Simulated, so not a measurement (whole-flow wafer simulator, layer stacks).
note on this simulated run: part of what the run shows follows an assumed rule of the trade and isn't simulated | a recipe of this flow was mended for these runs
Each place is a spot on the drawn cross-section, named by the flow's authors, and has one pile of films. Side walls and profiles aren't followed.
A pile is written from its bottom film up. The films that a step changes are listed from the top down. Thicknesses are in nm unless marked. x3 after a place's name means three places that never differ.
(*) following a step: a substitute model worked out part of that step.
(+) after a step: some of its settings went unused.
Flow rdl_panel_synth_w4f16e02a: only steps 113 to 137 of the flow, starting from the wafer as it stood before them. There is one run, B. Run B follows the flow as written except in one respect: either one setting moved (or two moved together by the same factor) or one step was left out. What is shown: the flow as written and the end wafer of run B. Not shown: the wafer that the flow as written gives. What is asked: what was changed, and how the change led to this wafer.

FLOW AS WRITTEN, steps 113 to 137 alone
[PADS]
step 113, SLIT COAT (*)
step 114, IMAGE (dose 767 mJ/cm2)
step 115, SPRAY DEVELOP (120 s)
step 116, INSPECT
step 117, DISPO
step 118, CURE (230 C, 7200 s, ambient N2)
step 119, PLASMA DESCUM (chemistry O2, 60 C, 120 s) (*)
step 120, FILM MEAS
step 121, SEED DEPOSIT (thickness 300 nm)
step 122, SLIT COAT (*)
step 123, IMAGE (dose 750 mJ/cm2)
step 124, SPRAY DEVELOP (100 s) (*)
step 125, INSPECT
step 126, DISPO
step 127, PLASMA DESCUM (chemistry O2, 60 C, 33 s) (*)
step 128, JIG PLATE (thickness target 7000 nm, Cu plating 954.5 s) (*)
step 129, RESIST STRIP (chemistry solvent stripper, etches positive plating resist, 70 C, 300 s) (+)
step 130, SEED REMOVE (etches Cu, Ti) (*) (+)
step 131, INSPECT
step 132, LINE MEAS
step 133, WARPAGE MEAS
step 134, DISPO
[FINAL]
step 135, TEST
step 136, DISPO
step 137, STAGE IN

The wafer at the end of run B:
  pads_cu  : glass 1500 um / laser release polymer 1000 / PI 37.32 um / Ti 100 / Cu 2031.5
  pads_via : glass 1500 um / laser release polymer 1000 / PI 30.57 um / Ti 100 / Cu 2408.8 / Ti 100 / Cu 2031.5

The reason: step 128, JIG PLATE: Cu plating 288.3 s was run, while the flow as written has Cu plating 954.5 s.

The path from the change to this, step by step:
  step 128, JIG PLATE (thickness target 7000 nm, Cu plating 954.5 s) (*)
      pads_cu, pads_land: +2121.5 Cu (in the flow as written it would be: +7023.8 Cu)
      pads_via: +2121.5 Cu (in the flow as written it would be: +8307.4 Cu)
